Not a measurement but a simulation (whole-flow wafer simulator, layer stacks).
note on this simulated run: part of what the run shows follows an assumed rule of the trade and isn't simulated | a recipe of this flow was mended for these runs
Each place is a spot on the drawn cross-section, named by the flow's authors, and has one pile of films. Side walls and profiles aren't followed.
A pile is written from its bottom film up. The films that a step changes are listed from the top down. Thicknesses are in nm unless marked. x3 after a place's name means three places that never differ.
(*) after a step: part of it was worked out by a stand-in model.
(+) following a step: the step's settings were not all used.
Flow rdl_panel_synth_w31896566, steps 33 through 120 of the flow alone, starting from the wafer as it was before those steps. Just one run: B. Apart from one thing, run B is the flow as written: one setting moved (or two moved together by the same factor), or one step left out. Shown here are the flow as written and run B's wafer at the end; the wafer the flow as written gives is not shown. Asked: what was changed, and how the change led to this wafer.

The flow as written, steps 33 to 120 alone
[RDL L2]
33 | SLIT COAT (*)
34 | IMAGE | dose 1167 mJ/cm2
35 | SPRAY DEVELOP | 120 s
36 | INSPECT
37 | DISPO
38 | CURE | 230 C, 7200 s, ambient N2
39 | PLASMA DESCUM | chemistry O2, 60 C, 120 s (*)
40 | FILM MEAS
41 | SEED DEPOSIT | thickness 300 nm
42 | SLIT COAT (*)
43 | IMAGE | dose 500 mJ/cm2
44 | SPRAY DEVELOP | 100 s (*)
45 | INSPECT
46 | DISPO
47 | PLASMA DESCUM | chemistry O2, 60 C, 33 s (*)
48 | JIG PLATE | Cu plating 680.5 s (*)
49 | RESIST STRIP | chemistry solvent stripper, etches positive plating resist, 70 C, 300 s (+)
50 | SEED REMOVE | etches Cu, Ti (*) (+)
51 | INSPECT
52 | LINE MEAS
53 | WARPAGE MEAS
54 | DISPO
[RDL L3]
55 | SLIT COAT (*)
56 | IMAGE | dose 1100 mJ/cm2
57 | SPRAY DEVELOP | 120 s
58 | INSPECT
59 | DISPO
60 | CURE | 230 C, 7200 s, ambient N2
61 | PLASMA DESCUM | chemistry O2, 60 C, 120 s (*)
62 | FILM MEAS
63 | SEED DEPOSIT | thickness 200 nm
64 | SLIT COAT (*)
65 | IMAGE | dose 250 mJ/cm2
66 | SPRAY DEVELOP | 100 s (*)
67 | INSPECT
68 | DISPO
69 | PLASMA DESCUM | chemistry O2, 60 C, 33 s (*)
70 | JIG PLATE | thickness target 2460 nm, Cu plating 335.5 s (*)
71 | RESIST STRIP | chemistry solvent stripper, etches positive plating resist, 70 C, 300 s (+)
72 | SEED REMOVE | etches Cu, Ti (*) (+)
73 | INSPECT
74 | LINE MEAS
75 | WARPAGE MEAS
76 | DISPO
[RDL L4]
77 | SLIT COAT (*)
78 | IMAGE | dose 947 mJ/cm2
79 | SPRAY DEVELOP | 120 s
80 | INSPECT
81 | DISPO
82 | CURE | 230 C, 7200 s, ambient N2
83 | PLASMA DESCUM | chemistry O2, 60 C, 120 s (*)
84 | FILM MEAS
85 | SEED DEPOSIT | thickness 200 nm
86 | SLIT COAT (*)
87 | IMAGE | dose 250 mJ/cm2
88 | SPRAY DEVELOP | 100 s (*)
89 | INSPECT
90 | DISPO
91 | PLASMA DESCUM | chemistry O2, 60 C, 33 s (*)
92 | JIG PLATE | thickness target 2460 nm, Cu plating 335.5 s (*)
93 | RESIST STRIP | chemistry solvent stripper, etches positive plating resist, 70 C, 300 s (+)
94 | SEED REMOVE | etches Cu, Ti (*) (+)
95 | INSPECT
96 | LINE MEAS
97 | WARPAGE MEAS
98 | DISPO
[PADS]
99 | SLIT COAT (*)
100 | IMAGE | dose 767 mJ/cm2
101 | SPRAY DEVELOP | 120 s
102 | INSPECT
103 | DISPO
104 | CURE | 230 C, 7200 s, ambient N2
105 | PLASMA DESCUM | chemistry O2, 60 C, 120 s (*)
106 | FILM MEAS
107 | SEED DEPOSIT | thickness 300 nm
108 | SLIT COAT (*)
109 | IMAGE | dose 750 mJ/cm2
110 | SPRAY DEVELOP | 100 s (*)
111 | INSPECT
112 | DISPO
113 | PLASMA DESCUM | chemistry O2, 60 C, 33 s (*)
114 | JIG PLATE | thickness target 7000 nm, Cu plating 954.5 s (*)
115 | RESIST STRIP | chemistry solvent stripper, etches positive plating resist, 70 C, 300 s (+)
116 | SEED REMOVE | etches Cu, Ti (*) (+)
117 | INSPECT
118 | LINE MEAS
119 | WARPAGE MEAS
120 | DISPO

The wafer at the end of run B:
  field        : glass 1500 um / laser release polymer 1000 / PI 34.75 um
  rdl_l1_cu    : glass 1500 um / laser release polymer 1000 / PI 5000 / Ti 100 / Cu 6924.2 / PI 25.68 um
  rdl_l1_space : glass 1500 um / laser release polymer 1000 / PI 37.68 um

Cause: step 48, JIG PLATE: Cu plating 571.6 s was run, while the flow as written has Cu plating 680.5 s.

How this came from the change, step by step:
  48 | JIG PLATE | Cu plating 680.5 s (*)
      rdl_l2_cu, rdl_l2_land, rdl_l2_via, rdl_l2_rim, rdl_l3_land, rdl_l3_via: +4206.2 Cu (it would be, as written: +5007.5 Cu)
  55 | SLIT COAT (*)
      rdl_l2_space: +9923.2 PI (it would be, as written: +10.58 um PI)
      field, rdl_l4_cu, rdl_l4_space and 6 more: +7685.3 PI (it would be, as written: +7936.4 PI)
      (also at 8 further places)
  64 | SLIT COAT (*)
      rdl_l1_rim: +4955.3 ILINE-POS-THICK-GRADE-A (new film) (it would be, as written: +5077.5 ILINE-POS-THICK-GRADE-A (new film))
      rdl_l2_via: +4617 ILINE-POS-THICK-GRADE-A (new film) (it would be, as written: +4385.9 ILINE-POS-THICK-GRADE-A (new film))
  71 | RESIST STRIP | chemistry solvent stripper, etches positive plating resist, 70 C, 300 s (+)
      rdl_l1_rim: -4925.6 ILINE-POS-THICK-GRADE-A (all of it) (it would be, as written: -5047.8 ILINE-POS-THICK-GRADE-A (all of it))
      rdl_l2_via: -4587.3 ILINE-POS-THICK-GRADE-A (all of it) (it would be, as written: -4356.2 ILINE-POS-THICK-GRADE-A (all of it))
  77 | SLIT COAT (*)
      rdl_l2_via: +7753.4 PI (it would be, as written: +7515 PI)
      rdl_l3_via: +12 um PI (new film) (it would be, as written: +11.89 um PI (new film))
  108 | SLIT COAT (*)
      rdl_l2_cu: +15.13 um ILINE-POS-THICK-GRADE-A (new film) (it would be, as written: +15.16 um ILINE-POS-THICK-GRADE-A (new film))
      rdl_l2_space: +15.12 um ILINE-POS-THICK-GRADE-A (new film) (it would be, as written: +15.16 um ILINE-POS-THICK-GRADE-A (new film))
      (also at 7 further places)
  115 | RESIST STRIP | chemistry solvent stripper, etches positive plating resist, 70 C, 300 s (+)
      rdl_l2_cu, rdl_l2_space: -15.1 um ILINE-POS-THICK-GRADE-A (all of it) (it would be, as written: -15.13 um ILINE-POS-THICK-GRADE-A (all of it))
      rdl_l1_rim: -14.94 um ILINE-POS-THICK-GRADE-A (all of it) (it would be, as written: -14.95 um ILINE-POS-THICK-GRADE-A (all of it))
      (also at 6 further places)
